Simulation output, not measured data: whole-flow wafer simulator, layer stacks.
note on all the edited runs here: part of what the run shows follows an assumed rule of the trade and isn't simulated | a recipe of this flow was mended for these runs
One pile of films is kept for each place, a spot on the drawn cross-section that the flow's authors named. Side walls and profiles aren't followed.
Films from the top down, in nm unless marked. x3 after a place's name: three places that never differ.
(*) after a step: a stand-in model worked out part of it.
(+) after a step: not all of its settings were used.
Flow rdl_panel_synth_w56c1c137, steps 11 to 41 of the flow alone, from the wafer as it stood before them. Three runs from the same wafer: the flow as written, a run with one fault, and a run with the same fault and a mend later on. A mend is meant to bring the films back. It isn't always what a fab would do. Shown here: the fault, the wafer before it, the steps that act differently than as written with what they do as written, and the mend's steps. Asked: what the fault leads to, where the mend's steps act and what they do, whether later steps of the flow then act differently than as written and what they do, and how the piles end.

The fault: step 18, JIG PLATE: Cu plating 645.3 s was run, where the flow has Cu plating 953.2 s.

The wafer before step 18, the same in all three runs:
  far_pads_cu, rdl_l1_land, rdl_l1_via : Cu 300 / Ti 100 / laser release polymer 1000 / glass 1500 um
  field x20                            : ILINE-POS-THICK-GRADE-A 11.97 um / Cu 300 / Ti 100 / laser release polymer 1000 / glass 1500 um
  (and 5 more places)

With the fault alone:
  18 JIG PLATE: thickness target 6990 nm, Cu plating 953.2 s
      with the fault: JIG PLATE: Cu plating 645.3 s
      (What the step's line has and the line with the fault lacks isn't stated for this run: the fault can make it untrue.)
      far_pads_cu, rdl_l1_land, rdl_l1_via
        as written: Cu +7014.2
        with the fault: Cu +4748.5
  Later steps of the flow that act differently than as written:
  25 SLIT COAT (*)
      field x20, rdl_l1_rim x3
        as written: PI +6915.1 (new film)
        with the fault: PI +6263.3 (new film)
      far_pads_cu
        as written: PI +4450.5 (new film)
        with the fault: PI +4639.7 (new film)
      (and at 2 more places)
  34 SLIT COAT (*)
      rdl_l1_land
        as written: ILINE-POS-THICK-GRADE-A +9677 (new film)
        with the fault: ILINE-POS-THICK-GRADE-A +10.08 um (new film)
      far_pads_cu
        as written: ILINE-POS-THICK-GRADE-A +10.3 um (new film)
        with the fault: ILINE-POS-THICK-GRADE-A +10.68 um (new film)
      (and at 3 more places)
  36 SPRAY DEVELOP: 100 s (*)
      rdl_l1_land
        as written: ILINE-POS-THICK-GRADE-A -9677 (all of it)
        with the fault: ILINE-POS-THICK-GRADE-A -10.08 um (all of it)
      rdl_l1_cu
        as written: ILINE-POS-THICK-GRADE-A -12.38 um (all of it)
        with the fault: ILINE-POS-THICK-GRADE-A -12.2 um (all of it)
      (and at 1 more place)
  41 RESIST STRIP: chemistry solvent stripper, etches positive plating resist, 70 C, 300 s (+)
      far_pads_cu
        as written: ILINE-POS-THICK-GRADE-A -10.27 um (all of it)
        with the fault: ILINE-POS-THICK-GRADE-A -10.65 um (all of it)
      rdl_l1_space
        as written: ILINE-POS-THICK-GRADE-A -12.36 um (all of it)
        with the fault: ILINE-POS-THICK-GRADE-A -12.18 um (all of it)
  At the end the piles differ from the flow's by more than 2% or 0.5 nm, whichever is larger, at field x20, far_pads_cu, rdl_l1_cu, rdl_l1_space, rdl_l1_land, rdl_l1_via, rdl_l1_rim x3.
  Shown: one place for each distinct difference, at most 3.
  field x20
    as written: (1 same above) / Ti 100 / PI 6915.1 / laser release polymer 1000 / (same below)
    with the fault: (1 same above) / Ti 100 / PI 6263.3 / laser release polymer 1000 / (same below)
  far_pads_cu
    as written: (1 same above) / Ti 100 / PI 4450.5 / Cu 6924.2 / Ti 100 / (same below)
    with the fault: (1 same above) / Ti 100 / PI 4639.7 / Cu 4658.5 / Ti 100 / (same below)
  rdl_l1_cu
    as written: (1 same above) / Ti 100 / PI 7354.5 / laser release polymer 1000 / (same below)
    with the fault: (1 same above) / Ti 100 / PI 6560.6 / laser release polymer 1000 / (same below)

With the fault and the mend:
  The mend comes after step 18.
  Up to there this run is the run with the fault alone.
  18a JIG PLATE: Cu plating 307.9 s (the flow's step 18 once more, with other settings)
      far_pads_cu, rdl_l1_land, rdl_l1_via
        Cu +2265.7
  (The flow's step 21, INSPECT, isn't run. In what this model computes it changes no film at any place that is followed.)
  No later step of the flow acts differently than as written at any place that is followed.
  At the end the piles are the same as the flow's at every place that both follow.
